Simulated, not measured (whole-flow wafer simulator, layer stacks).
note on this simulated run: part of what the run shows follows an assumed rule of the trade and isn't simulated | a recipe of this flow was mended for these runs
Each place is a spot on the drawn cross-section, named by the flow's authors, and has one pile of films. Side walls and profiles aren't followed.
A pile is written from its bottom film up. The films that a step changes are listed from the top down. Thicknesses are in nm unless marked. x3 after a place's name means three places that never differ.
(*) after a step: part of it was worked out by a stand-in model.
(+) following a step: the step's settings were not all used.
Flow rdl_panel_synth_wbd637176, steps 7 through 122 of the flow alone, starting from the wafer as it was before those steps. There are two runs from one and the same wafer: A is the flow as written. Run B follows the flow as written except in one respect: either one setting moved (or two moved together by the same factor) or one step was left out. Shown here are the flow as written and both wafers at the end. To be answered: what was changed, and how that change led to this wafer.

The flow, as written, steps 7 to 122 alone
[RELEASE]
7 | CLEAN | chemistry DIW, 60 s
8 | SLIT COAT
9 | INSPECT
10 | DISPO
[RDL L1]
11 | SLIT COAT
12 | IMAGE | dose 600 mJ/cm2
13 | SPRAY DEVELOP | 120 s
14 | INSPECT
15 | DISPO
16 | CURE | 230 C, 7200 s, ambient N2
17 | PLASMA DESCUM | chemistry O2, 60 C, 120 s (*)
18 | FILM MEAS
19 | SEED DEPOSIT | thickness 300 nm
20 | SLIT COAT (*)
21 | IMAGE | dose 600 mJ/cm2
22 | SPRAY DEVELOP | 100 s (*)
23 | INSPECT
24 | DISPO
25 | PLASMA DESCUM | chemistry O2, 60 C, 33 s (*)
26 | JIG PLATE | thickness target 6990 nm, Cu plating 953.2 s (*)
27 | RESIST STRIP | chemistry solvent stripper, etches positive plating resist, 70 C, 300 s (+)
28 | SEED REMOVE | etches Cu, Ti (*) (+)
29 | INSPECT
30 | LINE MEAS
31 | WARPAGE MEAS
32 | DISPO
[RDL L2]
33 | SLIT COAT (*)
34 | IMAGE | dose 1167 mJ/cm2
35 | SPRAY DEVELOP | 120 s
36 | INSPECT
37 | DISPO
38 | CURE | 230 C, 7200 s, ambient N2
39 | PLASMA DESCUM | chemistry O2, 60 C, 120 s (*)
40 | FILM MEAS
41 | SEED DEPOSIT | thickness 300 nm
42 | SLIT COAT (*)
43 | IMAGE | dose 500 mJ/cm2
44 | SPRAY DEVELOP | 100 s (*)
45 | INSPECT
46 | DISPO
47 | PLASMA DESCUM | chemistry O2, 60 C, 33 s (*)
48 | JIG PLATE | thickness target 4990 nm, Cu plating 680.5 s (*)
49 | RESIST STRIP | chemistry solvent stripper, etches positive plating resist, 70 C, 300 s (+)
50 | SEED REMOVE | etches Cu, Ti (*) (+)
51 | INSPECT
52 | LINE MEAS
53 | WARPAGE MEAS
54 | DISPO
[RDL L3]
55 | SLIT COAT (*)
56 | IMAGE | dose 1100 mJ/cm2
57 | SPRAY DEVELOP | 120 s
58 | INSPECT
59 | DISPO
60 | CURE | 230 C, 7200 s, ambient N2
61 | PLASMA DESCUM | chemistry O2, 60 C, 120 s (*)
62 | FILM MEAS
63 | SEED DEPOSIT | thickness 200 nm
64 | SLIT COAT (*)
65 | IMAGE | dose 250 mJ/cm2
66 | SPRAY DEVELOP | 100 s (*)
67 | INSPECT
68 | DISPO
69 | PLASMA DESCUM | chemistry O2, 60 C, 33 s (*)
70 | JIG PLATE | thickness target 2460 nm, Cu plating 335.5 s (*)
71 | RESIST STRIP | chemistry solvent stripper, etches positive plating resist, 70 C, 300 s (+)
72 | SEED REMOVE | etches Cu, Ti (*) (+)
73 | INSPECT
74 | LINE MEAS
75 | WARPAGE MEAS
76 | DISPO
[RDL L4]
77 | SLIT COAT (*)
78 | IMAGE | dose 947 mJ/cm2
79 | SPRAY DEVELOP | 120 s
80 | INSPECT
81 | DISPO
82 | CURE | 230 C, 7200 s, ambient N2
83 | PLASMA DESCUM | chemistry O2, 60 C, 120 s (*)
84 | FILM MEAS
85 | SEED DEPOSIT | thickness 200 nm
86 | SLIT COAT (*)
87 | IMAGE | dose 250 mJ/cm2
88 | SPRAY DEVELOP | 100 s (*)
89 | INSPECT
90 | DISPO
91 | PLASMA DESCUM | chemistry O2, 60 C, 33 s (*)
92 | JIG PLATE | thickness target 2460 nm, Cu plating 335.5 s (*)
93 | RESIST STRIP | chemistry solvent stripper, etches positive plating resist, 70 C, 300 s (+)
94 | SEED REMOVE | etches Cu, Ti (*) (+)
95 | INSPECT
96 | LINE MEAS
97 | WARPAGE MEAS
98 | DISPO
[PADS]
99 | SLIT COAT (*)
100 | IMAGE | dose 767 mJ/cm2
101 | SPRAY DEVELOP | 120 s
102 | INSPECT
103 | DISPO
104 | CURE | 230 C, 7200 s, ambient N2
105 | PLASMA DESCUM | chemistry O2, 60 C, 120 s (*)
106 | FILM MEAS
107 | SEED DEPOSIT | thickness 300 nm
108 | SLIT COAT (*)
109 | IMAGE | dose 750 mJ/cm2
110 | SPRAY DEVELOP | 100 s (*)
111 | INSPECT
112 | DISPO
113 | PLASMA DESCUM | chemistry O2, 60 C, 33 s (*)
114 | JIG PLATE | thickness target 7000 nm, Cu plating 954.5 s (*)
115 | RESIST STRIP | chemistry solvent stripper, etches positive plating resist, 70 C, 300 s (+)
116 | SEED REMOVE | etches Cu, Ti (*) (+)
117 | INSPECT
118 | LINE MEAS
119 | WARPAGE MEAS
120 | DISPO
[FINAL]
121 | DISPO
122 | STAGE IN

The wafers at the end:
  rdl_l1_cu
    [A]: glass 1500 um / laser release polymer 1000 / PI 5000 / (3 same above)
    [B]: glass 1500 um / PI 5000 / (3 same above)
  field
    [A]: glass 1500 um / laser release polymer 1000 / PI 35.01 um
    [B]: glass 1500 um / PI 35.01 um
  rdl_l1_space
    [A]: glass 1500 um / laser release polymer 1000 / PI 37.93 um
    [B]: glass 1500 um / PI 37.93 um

Cause: step 8, SLIT COAT, was omitted.

Step by step, how the change led to this:
  (no step that both runs have acts differently)
